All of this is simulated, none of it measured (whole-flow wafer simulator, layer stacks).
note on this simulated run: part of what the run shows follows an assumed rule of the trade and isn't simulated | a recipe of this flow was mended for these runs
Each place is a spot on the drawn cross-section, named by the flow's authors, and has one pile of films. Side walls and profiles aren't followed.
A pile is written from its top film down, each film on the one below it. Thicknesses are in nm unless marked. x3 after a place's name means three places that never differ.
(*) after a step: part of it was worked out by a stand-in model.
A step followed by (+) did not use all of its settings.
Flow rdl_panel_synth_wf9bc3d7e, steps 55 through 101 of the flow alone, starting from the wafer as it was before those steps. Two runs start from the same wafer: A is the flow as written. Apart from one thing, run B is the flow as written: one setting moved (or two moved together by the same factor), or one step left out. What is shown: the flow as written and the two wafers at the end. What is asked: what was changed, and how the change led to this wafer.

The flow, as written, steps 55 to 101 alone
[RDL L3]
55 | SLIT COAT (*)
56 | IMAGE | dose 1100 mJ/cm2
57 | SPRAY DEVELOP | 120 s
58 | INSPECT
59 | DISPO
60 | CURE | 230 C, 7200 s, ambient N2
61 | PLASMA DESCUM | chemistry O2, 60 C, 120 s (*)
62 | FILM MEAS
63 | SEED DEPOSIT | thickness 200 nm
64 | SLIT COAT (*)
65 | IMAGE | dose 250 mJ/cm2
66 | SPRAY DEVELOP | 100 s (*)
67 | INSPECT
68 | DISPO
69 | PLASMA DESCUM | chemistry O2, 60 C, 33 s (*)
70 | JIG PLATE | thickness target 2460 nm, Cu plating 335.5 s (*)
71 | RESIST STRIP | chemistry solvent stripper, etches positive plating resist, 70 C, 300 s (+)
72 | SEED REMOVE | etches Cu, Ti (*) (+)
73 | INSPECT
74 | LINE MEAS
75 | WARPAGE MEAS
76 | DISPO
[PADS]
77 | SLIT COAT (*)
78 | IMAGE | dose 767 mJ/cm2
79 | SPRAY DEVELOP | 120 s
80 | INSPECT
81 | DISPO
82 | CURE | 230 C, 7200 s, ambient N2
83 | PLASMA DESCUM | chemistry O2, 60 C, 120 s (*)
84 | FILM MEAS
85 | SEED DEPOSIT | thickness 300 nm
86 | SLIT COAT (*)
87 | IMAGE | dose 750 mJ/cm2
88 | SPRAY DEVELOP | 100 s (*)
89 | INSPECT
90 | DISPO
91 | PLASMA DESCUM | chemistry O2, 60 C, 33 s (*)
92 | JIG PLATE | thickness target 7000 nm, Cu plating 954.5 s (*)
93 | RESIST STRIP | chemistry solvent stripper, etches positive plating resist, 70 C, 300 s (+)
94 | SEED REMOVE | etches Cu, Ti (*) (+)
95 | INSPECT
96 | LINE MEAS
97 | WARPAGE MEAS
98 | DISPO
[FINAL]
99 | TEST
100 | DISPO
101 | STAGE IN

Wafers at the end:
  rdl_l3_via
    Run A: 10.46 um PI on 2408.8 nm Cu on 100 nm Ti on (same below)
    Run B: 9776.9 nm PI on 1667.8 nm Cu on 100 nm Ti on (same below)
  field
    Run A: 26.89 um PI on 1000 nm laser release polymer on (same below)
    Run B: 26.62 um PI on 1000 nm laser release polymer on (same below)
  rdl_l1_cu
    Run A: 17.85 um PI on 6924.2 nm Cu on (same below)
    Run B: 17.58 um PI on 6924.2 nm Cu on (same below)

The reason: step 70, JIG PLATE: Cu plating 234.8 s was run, whereas the flow has Cu plating 335.5 s.

How this came from the change, step by step:
  70 | JIG PLATE | thickness target 2460 nm, Cu plating 335.5 s (*)
      rdl_l3_cu, rdl_l3_land, rdl_l3_via, pads_land, pads_via: A +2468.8 Cu | B +1727.8 Cu
  77 | SLIT COAT (*)
      rdl_l3_via: A +10.46 um PI (new film) | B +9776.9 PI (new film)
      field: A +5893.8 PI | B +5619.6 PI
      (as well as at 14 more places)
  86 | SLIT COAT (*)
      rdl_l2_space: A +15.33 um ILINE-POS-THICK-GRADE-A (new film) | B +15.34 um ILINE-POS-THICK-GRADE-A (new film)
      rdl_l2_land: A +14.62 um ILINE-POS-THICK-GRADE-A (new film) | B +14.61 um ILINE-POS-THICK-GRADE-A (new film)
      (as well as at 9 more places)
  88 | SPRAY DEVELOP | 100 s (*)
      pads_cu: A -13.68 um ILINE-POS-THICK-GRADE-A (all of it) | B -13.64 um ILINE-POS-THICK-GRADE-A (all of it)
      pads_land: A -13.11 um ILINE-POS-THICK-GRADE-A (all of it) | B -13.17 um ILINE-POS-THICK-GRADE-A (all of it)
      (as well as at 1 more place)
  92 | JIG PLATE | thickness target 7000 nm, Cu plating 954.5 s (*)
      pads_via: A +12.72 um Au/Ni/Cu (new film) | B +12.81 um Au/Ni/Cu (new film)
  93 | RESIST STRIP | chemistry solvent stripper, etches positive plating resist, 70 C, 300 s (+)
      rdl_l2_space: A -15.3 um ILINE-POS-THICK-GRADE-A (all of it) | B -15.31 um ILINE-POS-THICK-GRADE-A (all of it)
      rdl_l2_land: A -14.59 um ILINE-POS-THICK-GRADE-A (all of it) | B -14.58 um ILINE-POS-THICK-GRADE-A (all of it)
      (as well as at 6 more places)
